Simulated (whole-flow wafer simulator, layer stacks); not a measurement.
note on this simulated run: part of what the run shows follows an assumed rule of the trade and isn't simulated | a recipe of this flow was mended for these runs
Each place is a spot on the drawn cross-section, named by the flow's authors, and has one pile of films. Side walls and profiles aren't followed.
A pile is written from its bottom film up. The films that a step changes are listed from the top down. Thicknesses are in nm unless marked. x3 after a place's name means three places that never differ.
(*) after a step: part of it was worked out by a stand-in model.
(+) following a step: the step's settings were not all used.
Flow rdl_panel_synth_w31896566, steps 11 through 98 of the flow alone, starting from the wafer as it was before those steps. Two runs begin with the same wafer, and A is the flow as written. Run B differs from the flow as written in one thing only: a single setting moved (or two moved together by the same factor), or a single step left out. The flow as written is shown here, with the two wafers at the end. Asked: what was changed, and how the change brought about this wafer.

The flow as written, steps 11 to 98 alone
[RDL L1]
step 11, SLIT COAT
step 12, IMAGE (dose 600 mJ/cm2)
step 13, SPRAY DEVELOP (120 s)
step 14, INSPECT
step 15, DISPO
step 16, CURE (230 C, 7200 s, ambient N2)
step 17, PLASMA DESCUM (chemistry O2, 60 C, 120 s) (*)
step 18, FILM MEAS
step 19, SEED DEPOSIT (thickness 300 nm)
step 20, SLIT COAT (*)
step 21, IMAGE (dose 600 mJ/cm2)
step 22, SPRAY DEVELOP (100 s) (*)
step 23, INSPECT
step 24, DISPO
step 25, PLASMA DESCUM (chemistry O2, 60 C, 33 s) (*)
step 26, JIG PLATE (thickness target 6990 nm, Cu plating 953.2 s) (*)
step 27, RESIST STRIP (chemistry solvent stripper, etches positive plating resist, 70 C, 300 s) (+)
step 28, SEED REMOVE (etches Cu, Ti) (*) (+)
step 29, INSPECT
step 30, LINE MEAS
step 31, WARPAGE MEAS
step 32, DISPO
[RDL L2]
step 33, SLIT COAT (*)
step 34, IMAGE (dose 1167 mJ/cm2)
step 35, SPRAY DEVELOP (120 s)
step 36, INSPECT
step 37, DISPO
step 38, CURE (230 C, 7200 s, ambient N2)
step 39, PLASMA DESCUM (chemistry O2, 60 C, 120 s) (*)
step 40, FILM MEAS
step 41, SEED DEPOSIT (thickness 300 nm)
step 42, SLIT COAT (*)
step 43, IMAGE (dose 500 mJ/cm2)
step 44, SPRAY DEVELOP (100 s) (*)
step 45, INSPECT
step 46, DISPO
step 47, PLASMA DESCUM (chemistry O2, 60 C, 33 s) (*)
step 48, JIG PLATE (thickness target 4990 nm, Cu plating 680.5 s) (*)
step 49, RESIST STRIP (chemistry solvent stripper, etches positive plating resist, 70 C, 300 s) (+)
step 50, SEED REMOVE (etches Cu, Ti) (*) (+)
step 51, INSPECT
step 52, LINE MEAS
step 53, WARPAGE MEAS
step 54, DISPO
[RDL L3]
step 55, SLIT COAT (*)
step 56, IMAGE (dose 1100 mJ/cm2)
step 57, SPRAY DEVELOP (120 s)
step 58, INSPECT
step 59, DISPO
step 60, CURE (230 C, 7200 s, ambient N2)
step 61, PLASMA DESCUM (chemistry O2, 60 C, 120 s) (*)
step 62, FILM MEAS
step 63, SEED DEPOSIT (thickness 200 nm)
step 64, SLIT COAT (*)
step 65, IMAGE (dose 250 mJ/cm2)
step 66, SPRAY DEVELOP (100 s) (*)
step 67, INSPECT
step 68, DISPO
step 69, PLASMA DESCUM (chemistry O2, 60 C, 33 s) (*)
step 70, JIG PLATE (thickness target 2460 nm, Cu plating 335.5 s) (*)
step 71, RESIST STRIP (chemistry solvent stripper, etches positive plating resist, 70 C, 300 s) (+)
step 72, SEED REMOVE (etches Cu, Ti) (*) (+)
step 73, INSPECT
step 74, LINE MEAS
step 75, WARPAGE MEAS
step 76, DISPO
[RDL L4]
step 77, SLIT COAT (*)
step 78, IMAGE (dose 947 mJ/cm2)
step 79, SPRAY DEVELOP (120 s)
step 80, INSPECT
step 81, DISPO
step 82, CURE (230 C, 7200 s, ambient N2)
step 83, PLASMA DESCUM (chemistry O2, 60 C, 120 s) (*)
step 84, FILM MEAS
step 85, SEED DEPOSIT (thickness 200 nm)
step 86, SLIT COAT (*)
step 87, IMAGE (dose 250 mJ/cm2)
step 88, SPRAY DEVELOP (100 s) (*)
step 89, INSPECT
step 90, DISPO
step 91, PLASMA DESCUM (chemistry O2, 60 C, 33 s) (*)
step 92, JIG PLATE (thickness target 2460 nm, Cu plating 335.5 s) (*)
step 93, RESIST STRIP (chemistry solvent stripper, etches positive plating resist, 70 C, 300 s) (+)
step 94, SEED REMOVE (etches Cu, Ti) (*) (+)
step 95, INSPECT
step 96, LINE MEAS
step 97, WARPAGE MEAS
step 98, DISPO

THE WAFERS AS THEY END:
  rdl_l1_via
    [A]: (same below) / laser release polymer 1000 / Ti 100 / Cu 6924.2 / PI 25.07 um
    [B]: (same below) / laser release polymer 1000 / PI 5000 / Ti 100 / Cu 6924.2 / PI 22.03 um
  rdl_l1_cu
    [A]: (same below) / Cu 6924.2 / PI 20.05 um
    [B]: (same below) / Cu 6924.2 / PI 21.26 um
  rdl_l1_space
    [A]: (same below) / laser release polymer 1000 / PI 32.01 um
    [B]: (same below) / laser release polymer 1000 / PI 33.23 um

The reason: step 13, SPRAY DEVELOP: 120 s, was not run.

How this came from the change, step by step:
  step 20, SLIT COAT (*)
      rdl_l1_cu: A ILINE-POS-THICK-GRADE-A gains 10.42 um (new film) | B ILINE-POS-THICK-GRADE-A gains 12 um (new film)
      rdl_l1_space: A ILINE-POS-THICK-GRADE-A gains 10.94 um (new film) | B ILINE-POS-THICK-GRADE-A gains 12 um (new film)
      (as well as at 1 more place)
  step 22, SPRAY DEVELOP (100 s) (*)
      rdl_l1_cu: A ILINE-POS-THICK-GRADE-A loses 10.42 um (all of it) | B ILINE-POS-THICK-GRADE-A loses 12 um (all of it)
      rdl_l1_via: A ILINE-POS-THICK-GRADE-A loses 13.83 um (all of it) | B ILINE-POS-THICK-GRADE-A loses 12 um (all of it)
  step 27, RESIST STRIP (chemistry solvent stripper, etches positive plating resist, 70 C, 300 s) (+)
      rdl_l1_space: A ILINE-POS-THICK-GRADE-A loses 10.91 um (all of it) | B ILINE-POS-THICK-GRADE-A loses 11.97 um (all of it)
  step 33, SLIT COAT (*)
      rdl_l1_cu: A PI gains 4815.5 (new film) | B PI gains 5406.8 (new film)
      rdl_l1_space: A PI gains 10.38 um | B PI gains 10.99 um
      (as well as at 1 more place)
  step 42, SLIT COAT (*)
      rdl_l1_via: A ILINE-POS-THICK-GRADE-A gains 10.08 um (new film) | B ILINE-POS-THICK-GRADE-A gains 9151.1 (new film)
      rdl_l1_cu: A ILINE-POS-THICK-GRADE-A gains 9269.6 (new film) | B ILINE-POS-THICK-GRADE-A gains 9750.6 (new film)
      (as well as at 1 more place)
  step 49, RESIST STRIP (chemistry solvent stripper, etches positive plating resist, 70 C, 300 s) (+)
      rdl_l1_via: A ILINE-POS-THICK-GRADE-A loses 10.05 um (all of it) | B ILINE-POS-THICK-GRADE-A loses 9121.4 (all of it)
      rdl_l1_cu: A ILINE-POS-THICK-GRADE-A loses 9239.9 (all of it) | B ILINE-POS-THICK-GRADE-A loses 9720.9 (all of it)
      (as well as at 1 more place)
  step 55, SLIT COAT (*)
      rdl_l1_cu: A PI gains 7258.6 | B PI gains 7654.9
      rdl_l1_space: A PI gains 8409.5 | B PI gains 8803.7
      (as well as at 1 more place)
  step 64, SLIT COAT (*)
      rdl_l1_cu: A ILINE-POS-THICK-GRADE-A gains 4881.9 (new film) | B ILINE-POS-THICK-GRADE-A gains 5125.2 (new film)
      rdl_l1_space: A ILINE-POS-THICK-GRADE-A gains 5109.9 (new film) | B ILINE-POS-THICK-GRADE-A gains 5345.3 (new film)
      (as well as at 1 more place)
  step 71, RESIST STRIP (chemistry solvent stripper, etches positive plating resist, 70 C, 300 s) (+)
      rdl_l1_cu: A ILINE-POS-THICK-GRADE-A loses 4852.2 (all of it) | B ILINE-POS-THICK-GRADE-A loses 5095.5 (all of it)
      rdl_l1_space: A ILINE-POS-THICK-GRADE-A loses 5080.2 (all of it) | B ILINE-POS-THICK-GRADE-A loses 5315.6 (all of it)
      (as well as at 1 more place)
  step 77, SLIT COAT (*)
      rdl_l1_cu: A PI gains 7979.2 | B PI gains 8197.8
      rdl_l1_space: A PI gains 8225.4 | B PI gains 8435.5
      (as well as at 1 more place)
  step 86, SLIT COAT (*)
      rdl_l1_cu: A ILINE-POS-THICK-GRADE-A gains 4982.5 (new film) | B ILINE-POS-THICK-GRADE-A gains 5114.4 (new film)
      rdl_l1_space: A ILINE-POS-THICK-GRADE-A gains 5029.9 (new film) | B ILINE-POS-THICK-GRADE-A gains 5155.1 (new film)
      (as well as at 1 more place)
  step 93, RESIST STRIP (chemistry solvent stripper, etches positive plating resist, 70 C, 300 s) (+)
      rdl_l1_cu: A ILINE-POS-THICK-GRADE-A loses 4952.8 (all of it) | B ILINE-POS-THICK-GRADE-A loses 5084.7 (all of it)
      rdl_l1_space: A ILINE-POS-THICK-GRADE-A loses 5000.2 (all of it) | B ILINE-POS-THICK-GRADE-A loses 5125.4 (all of it)
      (as well as at 1 more place)
